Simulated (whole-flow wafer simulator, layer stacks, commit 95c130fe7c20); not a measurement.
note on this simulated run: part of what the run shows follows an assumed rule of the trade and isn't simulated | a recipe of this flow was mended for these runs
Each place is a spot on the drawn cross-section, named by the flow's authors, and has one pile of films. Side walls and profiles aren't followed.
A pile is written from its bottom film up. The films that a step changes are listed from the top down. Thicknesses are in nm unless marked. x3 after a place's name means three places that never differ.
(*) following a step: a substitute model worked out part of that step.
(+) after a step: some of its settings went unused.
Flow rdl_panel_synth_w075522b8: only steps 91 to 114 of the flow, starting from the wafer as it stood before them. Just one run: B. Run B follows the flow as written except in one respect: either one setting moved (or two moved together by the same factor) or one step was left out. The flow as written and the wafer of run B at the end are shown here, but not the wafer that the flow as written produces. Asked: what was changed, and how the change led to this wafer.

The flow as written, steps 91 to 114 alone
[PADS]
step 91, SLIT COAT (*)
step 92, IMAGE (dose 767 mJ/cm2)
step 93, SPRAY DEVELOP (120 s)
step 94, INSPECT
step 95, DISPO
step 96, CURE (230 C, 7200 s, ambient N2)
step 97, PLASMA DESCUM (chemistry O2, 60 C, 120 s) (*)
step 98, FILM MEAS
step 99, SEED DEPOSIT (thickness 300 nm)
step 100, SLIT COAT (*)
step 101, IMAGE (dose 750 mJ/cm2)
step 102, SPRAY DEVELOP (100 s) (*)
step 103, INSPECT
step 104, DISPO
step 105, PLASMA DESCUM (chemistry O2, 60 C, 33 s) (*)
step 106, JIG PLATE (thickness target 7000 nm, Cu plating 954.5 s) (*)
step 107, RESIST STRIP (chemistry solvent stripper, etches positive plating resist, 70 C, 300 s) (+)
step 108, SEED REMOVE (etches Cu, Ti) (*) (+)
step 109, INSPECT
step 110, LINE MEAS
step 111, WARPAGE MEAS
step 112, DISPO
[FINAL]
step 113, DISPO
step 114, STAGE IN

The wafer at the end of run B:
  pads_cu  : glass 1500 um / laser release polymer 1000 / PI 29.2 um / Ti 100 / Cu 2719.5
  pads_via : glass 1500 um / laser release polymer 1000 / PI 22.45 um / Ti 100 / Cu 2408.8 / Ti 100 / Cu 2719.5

What caused this: step 106, JIG PLATE: Cu plating 381.8 s was run, whereas the flow has Cu plating 954.5 s.

Step by step, how the change led to this:
  step 106, JIG PLATE (thickness target 7000 nm, Cu plating 954.5 s) (*)
      pads_cu, pads_land: +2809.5 Cu (in the flow as written it would be: +7023.8 Cu)
      pads_via: +2809.5 Cu (in the flow as written it would be: +8307.4 Cu)
